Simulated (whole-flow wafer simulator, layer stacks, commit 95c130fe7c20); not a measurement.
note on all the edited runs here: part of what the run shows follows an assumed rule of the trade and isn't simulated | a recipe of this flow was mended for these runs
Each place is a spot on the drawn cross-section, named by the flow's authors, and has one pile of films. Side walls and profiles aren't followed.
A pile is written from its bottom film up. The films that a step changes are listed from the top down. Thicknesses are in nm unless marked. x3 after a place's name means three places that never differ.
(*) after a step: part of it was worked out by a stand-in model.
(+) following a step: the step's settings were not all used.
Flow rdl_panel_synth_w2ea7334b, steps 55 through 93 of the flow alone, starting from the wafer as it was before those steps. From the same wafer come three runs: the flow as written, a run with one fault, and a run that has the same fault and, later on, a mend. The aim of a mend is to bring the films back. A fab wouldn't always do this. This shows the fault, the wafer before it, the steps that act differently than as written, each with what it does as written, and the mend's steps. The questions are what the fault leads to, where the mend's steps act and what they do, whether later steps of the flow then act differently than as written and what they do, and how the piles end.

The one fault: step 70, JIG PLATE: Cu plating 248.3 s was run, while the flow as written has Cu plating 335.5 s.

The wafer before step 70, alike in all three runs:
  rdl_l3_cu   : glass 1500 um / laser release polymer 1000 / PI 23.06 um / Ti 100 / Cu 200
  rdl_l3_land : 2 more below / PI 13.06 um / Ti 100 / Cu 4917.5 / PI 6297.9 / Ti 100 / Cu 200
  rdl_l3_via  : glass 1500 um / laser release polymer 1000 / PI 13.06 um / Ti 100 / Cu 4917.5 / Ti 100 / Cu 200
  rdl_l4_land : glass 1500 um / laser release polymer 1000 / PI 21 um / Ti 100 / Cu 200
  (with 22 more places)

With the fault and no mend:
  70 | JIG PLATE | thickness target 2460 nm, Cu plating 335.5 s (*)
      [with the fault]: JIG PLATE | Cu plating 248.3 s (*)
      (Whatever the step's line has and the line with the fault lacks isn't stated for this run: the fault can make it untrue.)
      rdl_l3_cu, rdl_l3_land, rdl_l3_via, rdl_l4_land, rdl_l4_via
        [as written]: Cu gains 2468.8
        [with the fault]: Cu gains 1827.1
  Later steps of the flow acting differently than as written (not shown: 1 more step that differs only slightly, by at most 2% or 0.5 nm, whichever is larger):
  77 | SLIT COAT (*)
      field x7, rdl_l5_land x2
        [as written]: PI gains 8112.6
        [with the fault]: PI gains 7676.4
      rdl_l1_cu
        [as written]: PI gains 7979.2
        [with the fault]: PI gains 7545.3
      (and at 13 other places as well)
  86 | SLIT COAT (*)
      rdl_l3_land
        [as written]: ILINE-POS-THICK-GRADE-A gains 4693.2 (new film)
        [with the fault]: ILINE-POS-THICK-GRADE-A gains 4879.1 (new film)
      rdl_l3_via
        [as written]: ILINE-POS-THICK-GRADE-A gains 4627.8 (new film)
        [with the fault]: ILINE-POS-THICK-GRADE-A gains 4870.3 (new film)
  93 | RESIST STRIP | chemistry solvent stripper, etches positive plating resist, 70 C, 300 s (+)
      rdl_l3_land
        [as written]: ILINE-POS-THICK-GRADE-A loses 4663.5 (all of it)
        [with the fault]: ILINE-POS-THICK-GRADE-A loses 4849.4 (all of it)
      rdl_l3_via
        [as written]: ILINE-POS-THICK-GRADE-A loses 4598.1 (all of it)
        [with the fault]: ILINE-POS-THICK-GRADE-A loses 4840.6 (all of it)
  At rdl_l1_cu, rdl_l2_cu, rdl_l2_land and 7 more, the piles at the end differ from the flow's by more than 2% or 0.5 nm, whichever is larger.
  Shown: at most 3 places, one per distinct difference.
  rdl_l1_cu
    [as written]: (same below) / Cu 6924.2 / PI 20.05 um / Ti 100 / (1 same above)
    [with the fault]: (same below) / Cu 6924.2 / PI 19.62 um / Ti 100 / (1 same above)
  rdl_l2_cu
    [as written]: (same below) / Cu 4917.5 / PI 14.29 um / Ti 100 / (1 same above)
    [with the fault]: (same below) / Cu 4917.5 / PI 13.85 um / Ti 100 / (1 same above)
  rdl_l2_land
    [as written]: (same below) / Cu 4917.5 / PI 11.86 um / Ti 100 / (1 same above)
    [with the fault]: (same below) / Cu 4917.5 / PI 11.43 um / Ti 100 / (1 same above)

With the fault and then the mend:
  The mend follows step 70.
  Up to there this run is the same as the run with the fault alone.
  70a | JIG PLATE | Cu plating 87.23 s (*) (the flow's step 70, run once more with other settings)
      rdl_l3_cu, rdl_l3_land, rdl_l3_via, rdl_l4_land, rdl_l4_via
        Cu gains 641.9
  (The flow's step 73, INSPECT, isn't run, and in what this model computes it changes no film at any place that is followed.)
  None of the later steps of the flow differs from how it acts as written, at any place that is followed, by more than 2% or 0.5 nm, whichever is larger.
  When the end is reached, the piles differ only a little from the flow's at the places that both follow, at most by 2% or 0.5 nm, whichever is larger.
